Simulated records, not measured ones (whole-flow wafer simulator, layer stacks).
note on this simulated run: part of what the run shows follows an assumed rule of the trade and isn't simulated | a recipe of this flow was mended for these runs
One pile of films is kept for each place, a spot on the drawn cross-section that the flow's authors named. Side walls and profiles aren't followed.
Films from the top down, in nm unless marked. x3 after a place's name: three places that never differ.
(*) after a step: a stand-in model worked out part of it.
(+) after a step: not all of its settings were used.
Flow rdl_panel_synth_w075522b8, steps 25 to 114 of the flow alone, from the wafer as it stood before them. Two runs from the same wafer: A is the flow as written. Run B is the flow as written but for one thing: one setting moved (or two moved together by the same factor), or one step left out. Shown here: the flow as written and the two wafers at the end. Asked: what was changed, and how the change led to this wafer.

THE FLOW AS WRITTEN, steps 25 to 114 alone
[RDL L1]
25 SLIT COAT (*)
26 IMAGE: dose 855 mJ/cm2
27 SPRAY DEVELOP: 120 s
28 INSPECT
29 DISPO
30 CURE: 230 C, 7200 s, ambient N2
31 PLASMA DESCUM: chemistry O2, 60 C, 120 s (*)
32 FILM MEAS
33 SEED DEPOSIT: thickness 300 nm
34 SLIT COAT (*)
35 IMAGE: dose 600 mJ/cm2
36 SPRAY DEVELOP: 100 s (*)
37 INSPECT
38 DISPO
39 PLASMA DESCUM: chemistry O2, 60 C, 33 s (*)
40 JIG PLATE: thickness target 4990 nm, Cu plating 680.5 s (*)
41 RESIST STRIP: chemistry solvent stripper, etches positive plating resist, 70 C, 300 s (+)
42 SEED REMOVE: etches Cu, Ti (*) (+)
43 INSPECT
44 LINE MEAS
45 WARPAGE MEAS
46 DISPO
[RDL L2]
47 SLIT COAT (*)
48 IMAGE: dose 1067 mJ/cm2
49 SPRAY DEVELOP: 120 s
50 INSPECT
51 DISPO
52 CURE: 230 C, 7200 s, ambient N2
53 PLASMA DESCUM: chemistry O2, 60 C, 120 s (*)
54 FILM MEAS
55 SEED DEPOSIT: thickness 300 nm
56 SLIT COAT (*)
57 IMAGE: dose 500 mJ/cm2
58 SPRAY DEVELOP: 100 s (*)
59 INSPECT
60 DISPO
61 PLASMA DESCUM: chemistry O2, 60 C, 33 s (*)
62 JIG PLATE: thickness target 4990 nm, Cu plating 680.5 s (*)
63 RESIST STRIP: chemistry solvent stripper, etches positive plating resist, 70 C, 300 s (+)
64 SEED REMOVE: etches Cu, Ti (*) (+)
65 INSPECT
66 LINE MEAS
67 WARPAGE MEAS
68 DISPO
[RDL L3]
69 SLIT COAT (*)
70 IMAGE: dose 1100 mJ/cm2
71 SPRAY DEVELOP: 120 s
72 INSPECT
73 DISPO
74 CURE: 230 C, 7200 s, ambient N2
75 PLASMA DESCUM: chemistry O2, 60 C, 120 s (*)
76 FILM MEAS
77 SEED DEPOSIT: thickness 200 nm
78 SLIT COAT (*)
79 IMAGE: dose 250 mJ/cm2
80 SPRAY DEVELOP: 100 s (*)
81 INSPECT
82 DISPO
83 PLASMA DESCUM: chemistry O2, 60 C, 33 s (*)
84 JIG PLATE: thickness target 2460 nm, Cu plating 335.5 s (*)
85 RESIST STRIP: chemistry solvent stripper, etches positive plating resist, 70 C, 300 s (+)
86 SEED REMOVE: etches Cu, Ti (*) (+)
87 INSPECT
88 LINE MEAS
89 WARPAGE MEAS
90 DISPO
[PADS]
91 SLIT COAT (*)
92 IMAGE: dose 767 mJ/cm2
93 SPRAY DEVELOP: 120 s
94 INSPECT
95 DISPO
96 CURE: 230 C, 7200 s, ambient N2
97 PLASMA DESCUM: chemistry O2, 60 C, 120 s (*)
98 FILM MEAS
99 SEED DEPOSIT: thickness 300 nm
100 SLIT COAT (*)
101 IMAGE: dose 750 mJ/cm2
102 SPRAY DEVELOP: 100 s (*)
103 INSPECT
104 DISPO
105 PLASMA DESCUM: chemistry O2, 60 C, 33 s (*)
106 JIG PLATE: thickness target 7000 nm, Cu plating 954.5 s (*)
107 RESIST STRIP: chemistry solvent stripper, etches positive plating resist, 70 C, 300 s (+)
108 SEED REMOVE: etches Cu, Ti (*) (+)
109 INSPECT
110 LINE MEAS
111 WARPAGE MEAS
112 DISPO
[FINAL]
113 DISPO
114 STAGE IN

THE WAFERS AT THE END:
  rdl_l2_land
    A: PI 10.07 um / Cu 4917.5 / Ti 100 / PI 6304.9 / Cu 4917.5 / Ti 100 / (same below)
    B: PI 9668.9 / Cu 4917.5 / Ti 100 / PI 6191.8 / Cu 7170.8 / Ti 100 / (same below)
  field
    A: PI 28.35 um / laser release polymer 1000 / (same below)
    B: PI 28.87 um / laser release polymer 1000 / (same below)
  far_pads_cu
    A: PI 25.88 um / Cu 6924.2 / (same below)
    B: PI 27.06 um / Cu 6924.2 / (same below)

The cause: step 40, JIG PLATE: Cu plating 986.7 s was run, where the flow has Cu plating 680.5 s.

How the change led to this, step by step:
  40 JIG PLATE: thickness target 4990 nm, Cu plating 680.5 s (*)
      rdl_l1_cu, rdl_l1_land, rdl_l1_via, rdl_l1_rim, rdl_l2_land, rdl_l2_via: A Cu +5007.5 | B Cu +7260.8
  47 SLIT COAT (*)
      rdl_l2_cu, rdl_l2_space: A PI +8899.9 | B PI +10.03 um
      rdl_l1_space: A PI +9924.5 | B PI +10.95 um
      (and at 14 more places)
  56 SLIT COAT (*)
      rdl_l2_cu, rdl_l2_space: A ILINE-POS-THICK-GRADE-A +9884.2 (new film) | B ILINE-POS-THICK-GRADE-A +10.16 um (new film)
      far_pads_cu: A ILINE-POS-THICK-GRADE-A +9933.1 (new film) | B ILINE-POS-THICK-GRADE-A +10.18 um (new film)
      (and at 6 more places)
  58 SPRAY DEVELOP: 100 s (*)
      rdl_l2_cu: A ILINE-POS-THICK-GRADE-A -9884.2 (all of it) | B ILINE-POS-THICK-GRADE-A -10.16 um (all of it)
      rdl_l2_land: A ILINE-POS-THICK-GRADE-A -7416.3 (all of it) | B ILINE-POS-THICK-GRADE-A -7106.9 (all of it)
      (and at 1 more place)
  63 RESIST STRIP: chemistry solvent stripper, etches positive plating resist, 70 C, 300 s (+)
      far_pads_cu: A ILINE-POS-THICK-GRADE-A -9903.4 (all of it) | B ILINE-POS-THICK-GRADE-A -10.15 um (all of it)
      rdl_l1_cu: A ILINE-POS-THICK-GRADE-A -10.01 um (all of it) | B ILINE-POS-THICK-GRADE-A -9777.2 (all of it)
      (and at 4 more places)
  69 SLIT COAT (*)
      far_pads_cu: A PI +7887 | B PI +8112.6
      rdl_l1_cu: A PI +7912.4 | B PI +7681.6
      (and at 7 more places)
  78 SLIT COAT (*)
      rdl_l1_land: A ILINE-POS-THICK-GRADE-A +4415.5 (new film) | B ILINE-POS-THICK-GRADE-A +4276.7 (new film)
      rdl_l1_via: A ILINE-POS-THICK-GRADE-A +4607.1 (new film) | B ILINE-POS-THICK-GRADE-A +4370.2 (new film)
      (and at 3 more places)
  85 RESIST STRIP: chemistry solvent stripper, etches positive plating resist, 70 C, 300 s (+)
      rdl_l1_land: A ILINE-POS-THICK-GRADE-A -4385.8 (all of it) | B ILINE-POS-THICK-GRADE-A -4247 (all of it)
      rdl_l1_via: A ILINE-POS-THICK-GRADE-A -4577.4 (all of it) | B ILINE-POS-THICK-GRADE-A -4340.5 (all of it)
      (and at 3 more places)
  91 SLIT COAT (*)
      far_pads_cu: A PI +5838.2 | B PI +5676.9
      rdl_l1_cu: A PI +6093.4 | B PI +5796.3
      (and at 6 more places)
  100 SLIT COAT (*)
      far_pads_cu: A ILINE-POS-THICK-GRADE-A +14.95 um (new film) | B ILINE-POS-THICK-GRADE-A +14.99 um (new film)
      rdl_l1_cu: A ILINE-POS-THICK-GRADE-A +15.24 um (new film) | B ILINE-POS-THICK-GRADE-A +15.27 um (new film)
      (and at 8 more places)
  107 RESIST STRIP: chemistry solvent stripper, etches positive plating resist, 70 C, 300 s (+)
      far_pads_cu: A ILINE-POS-THICK-GRADE-A -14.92 um (all of it) | B ILINE-POS-THICK-GRADE-A -14.96 um (all of it)
      rdl_l1_cu: A ILINE-POS-THICK-GRADE-A -15.21 um (all of it) | B ILINE-POS-THICK-GRADE-A -15.24 um (all of it)
      (and at 8 more places)
